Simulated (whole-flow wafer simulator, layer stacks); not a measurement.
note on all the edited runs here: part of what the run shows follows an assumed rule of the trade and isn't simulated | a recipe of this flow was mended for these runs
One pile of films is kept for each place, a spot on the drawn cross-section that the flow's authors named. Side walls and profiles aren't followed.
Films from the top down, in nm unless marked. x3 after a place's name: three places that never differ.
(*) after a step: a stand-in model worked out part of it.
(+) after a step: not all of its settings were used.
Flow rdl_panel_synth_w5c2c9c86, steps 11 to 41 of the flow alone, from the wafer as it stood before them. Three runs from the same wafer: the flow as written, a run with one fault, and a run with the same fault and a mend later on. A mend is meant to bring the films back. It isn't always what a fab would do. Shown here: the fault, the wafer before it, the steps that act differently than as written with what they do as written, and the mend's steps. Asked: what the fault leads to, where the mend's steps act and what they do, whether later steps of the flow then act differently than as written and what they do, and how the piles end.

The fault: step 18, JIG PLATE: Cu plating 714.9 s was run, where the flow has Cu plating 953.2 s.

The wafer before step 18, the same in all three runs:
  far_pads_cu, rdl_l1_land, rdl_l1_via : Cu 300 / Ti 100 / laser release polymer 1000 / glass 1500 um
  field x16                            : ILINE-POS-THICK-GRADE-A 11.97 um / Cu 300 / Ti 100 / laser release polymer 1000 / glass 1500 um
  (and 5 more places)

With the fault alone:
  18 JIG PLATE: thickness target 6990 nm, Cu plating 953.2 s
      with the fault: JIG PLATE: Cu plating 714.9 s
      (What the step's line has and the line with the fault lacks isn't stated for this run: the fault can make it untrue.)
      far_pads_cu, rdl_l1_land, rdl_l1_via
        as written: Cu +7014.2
        with the fault: Cu +5260.7
  Later steps of the flow that act differently than as written:
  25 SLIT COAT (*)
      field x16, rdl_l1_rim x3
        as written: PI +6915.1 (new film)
        with the fault: PI +6407.8 (new film)
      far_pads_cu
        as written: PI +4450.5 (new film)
        with the fault: PI +4597.9 (new film)
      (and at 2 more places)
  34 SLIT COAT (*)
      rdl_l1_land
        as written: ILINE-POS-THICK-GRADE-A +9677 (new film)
        with the fault: ILINE-POS-THICK-GRADE-A +10.14 um (new film)
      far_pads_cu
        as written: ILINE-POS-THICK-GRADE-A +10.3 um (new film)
        with the fault: ILINE-POS-THICK-GRADE-A +10.77 um (new film)
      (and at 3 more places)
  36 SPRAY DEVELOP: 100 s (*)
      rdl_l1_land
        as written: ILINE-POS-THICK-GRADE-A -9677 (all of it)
        with the fault: ILINE-POS-THICK-GRADE-A -10.14 um (all of it)
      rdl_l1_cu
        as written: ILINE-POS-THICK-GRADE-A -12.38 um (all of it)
        with the fault: ILINE-POS-THICK-GRADE-A -12.54 um (all of it)
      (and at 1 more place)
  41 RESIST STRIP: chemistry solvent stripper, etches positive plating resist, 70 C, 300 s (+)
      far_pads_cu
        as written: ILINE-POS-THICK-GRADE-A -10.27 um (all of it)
        with the fault: ILINE-POS-THICK-GRADE-A -10.74 um (all of it)
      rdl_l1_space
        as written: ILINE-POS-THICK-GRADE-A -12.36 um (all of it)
        with the fault: ILINE-POS-THICK-GRADE-A -12.55 um (all of it)
  At the end the piles differ from the flow's by more than 2% or 0.5 nm, whichever is larger, at field x16, far_pads_cu, rdl_l1_cu, rdl_l1_space, rdl_l1_land, rdl_l1_via, rdl_l1_rim x3.
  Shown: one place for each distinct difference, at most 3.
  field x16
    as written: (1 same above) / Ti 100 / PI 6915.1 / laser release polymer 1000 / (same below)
    with the fault: (1 same above) / Ti 100 / PI 6407.8 / laser release polymer 1000 / (same below)
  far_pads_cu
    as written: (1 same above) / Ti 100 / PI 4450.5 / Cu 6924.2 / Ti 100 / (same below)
    with the fault: (1 same above) / Ti 100 / PI 4597.9 / Cu 5170.7 / Ti 100 / (same below)
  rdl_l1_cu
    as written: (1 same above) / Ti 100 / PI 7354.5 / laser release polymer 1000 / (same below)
    with the fault: (1 same above) / Ti 100 / PI 6737.2 / laser release polymer 1000 / (same below)

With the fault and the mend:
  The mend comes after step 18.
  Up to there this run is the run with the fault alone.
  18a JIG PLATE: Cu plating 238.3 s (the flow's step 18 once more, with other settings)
      far_pads_cu, rdl_l1_land, rdl_l1_via
        Cu +1753.6
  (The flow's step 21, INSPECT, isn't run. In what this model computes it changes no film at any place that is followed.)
  No later step of the flow acts differently than as written at any place that is followed.
  At the end the piles are the same as the flow's at every place that both follow.
